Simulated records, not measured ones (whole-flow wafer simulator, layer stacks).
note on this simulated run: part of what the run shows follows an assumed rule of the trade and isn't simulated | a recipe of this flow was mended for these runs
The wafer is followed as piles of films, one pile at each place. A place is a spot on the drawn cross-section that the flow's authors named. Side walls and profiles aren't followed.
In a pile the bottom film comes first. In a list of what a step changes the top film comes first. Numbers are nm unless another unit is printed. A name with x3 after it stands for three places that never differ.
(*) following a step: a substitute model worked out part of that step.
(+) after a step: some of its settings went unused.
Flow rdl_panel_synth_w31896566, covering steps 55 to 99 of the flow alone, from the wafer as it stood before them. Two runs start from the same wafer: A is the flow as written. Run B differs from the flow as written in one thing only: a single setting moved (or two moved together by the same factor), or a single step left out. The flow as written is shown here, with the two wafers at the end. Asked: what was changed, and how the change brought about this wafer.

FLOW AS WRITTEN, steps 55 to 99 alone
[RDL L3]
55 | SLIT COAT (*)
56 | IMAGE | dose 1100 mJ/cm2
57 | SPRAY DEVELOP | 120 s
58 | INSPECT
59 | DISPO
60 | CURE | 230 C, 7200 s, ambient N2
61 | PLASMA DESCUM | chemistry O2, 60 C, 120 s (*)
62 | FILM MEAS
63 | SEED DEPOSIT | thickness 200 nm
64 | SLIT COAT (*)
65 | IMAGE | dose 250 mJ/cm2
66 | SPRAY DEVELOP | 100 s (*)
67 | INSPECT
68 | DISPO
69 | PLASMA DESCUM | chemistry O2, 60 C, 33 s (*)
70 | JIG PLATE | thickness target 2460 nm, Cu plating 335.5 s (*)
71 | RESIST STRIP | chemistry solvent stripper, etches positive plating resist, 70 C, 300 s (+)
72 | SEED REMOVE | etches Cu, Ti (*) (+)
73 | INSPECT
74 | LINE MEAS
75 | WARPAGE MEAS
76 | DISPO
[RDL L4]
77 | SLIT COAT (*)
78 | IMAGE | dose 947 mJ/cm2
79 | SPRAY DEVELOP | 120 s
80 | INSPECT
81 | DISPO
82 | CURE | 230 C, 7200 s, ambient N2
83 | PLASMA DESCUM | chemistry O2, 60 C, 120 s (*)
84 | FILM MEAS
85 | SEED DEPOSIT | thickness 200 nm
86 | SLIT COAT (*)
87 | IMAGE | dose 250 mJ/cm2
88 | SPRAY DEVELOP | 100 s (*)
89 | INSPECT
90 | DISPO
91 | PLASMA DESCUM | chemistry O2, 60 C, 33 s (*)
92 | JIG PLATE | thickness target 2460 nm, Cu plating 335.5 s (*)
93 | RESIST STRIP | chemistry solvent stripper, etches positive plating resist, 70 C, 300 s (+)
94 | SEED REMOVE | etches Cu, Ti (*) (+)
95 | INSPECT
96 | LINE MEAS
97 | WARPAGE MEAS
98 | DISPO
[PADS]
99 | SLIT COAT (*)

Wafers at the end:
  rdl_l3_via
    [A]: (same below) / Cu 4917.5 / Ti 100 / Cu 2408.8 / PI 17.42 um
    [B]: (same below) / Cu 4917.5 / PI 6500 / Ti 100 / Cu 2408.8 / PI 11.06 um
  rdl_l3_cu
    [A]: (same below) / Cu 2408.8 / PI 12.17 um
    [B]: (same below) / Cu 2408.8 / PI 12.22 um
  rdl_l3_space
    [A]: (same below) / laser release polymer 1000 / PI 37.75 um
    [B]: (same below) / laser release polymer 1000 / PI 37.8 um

Cause: step 57, SPRAY DEVELOP: 120 s, was omitted.

How this came from the change, step by step:
  64 | SLIT COAT (*)
      rdl_l3_cu, rdl_l3_space: A ILINE-POS-THICK-GRADE-A gains 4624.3 (new film) | B ILINE-POS-THICK-GRADE-A gains 5438 (new film)
      rdl_l2_rim: A ILINE-POS-THICK-GRADE-A gains 3695.4 (new film) | B ILINE-POS-THICK-GRADE-A gains 4816.6 (new film)
      (also at 2 further places)
  66 | SPRAY DEVELOP | 100 s (*)
      rdl_l3_cu: A ILINE-POS-THICK-GRADE-A loses 4624.3 (all of it) | B ILINE-POS-THICK-GRADE-A loses 5438 (all of it)
      rdl_l3_land: A ILINE-POS-THICK-GRADE-A loses 2880.1 (all of it) | B ILINE-POS-THICK-GRADE-A loses 4579.7 (all of it)
      (also at 1 further place)
  71 | RESIST STRIP | chemistry solvent stripper, etches positive plating resist, 70 C, 300 s (+)
      rdl_l3_space: A ILINE-POS-THICK-GRADE-A loses 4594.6 (all of it) | B ILINE-POS-THICK-GRADE-A loses 5408.3 (all of it)
      rdl_l2_rim: A ILINE-POS-THICK-GRADE-A loses 3665.7 (all of it) | B ILINE-POS-THICK-GRADE-A loses 4786.9 (all of it)
  77 | SLIT COAT (*)
      rdl_l3_via: A PI gains 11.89 um (new film) | B PI gains 5660.6 (new film)
      rdl_l3_land: A PI gains 5476.5 (new film) | B PI gains 5612.1 (new film)
  86 | SLIT COAT (*)
      rdl_l3_via: A ILINE-POS-THICK-GRADE-A gains 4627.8 (new film) | B ILINE-POS-THICK-GRADE-A gains 4485.7 (new film)
  93 | RESIST STRIP | chemistry solvent stripper, etches positive plating resist, 70 C, 300 s (+)
      rdl_l3_via: A ILINE-POS-THICK-GRADE-A loses 4598.1 (all of it) | B ILINE-POS-THICK-GRADE-A loses 4456 (all of it)
  99 | SLIT COAT (*)
      rdl_l3_via: A PI gains 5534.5 | B PI gains 5395.1
With metal films that touch counted as one body, rdl_l3_via has 2 bodies (between them, from the top down: PI 6500); the flow as written gives 1 body.
